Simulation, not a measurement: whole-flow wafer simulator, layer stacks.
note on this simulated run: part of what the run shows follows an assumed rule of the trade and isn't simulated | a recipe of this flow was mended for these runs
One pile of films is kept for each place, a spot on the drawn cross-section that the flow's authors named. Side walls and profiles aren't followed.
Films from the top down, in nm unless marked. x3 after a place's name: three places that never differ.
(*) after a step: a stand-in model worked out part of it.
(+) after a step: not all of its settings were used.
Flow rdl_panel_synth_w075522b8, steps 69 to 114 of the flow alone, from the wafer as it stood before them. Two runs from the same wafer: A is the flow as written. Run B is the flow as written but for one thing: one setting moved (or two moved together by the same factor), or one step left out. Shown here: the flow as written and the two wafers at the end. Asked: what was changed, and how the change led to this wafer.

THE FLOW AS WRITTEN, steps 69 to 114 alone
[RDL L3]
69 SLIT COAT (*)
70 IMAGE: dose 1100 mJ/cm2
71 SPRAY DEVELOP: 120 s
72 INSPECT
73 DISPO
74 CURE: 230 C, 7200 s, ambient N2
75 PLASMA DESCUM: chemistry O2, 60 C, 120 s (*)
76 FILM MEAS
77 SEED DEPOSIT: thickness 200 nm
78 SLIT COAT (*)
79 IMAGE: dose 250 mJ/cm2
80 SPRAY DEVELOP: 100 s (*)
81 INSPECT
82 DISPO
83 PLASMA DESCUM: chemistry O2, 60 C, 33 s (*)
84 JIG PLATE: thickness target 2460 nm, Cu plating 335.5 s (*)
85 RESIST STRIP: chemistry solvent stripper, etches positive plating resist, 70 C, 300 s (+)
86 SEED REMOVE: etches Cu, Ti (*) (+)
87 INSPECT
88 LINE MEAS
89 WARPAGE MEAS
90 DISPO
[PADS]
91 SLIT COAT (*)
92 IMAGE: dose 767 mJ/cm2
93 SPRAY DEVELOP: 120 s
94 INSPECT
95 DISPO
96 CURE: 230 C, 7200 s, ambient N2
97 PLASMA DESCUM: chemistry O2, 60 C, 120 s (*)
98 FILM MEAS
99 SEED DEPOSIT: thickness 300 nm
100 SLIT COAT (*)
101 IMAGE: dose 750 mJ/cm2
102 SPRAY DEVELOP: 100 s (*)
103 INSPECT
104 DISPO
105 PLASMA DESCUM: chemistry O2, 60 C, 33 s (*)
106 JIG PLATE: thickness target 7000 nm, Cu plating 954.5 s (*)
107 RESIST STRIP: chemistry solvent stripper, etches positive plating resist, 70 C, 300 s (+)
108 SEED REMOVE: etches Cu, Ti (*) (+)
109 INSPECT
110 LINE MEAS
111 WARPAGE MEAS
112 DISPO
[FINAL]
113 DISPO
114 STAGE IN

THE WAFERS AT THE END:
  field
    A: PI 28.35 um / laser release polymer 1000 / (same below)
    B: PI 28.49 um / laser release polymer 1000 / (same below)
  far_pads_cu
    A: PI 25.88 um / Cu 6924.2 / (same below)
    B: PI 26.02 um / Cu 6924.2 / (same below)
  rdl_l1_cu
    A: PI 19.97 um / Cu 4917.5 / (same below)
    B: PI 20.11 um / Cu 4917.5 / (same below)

The cause: step 84, JIG PLATE: Cu plating 385.8 s was run, where the flow has Cu plating 335.5 s.

How the change led to this, step by step:
  84 JIG PLATE: thickness target 2460 nm, Cu plating 335.5 s (*)
      rdl_l3_cu, rdl_l3_land, rdl_l3_via, pads_land, pads_via: A Cu +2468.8 | B Cu +2839
  91 SLIT COAT (*)
      field: A PI +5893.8 | B PI +6034
      far_pads_cu: A PI +5838.2 | B PI +5978.1
      (and at 15 more places)
  100 SLIT COAT (*)
      rdl_l1_via: A ILINE-POS-THICK-GRADE-A +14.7 um (new film) | B ILINE-POS-THICK-GRADE-A +14.71 um (new film)
      rdl_l3_cu: A ILINE-POS-THICK-GRADE-A +15.28 um (new film) | B ILINE-POS-THICK-GRADE-A +15.35 um (new film)
      (and at 8 more places)
  102 SPRAY DEVELOP: 100 s (*)
      pads_cu: A ILINE-POS-THICK-GRADE-A -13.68 um (all of it) | B ILINE-POS-THICK-GRADE-A -13.69 um (all of it)
      pads_land: A ILINE-POS-THICK-GRADE-A -13.11 um (all of it) | B ILINE-POS-THICK-GRADE-A -13.08 um (all of it)
      (and at 1 more place)
  107 RESIST STRIP: chemistry solvent stripper, etches positive plating resist, 70 C, 300 s (+)
      rdl_l3_cu: A ILINE-POS-THICK-GRADE-A -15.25 um (all of it) | B ILINE-POS-THICK-GRADE-A -15.33 um (all of it)
      rdl_l3_space: A ILINE-POS-THICK-GRADE-A -15.28 um (all of it) | B ILINE-POS-THICK-GRADE-A -15.36 um (all of it)
      (and at 4 more places)
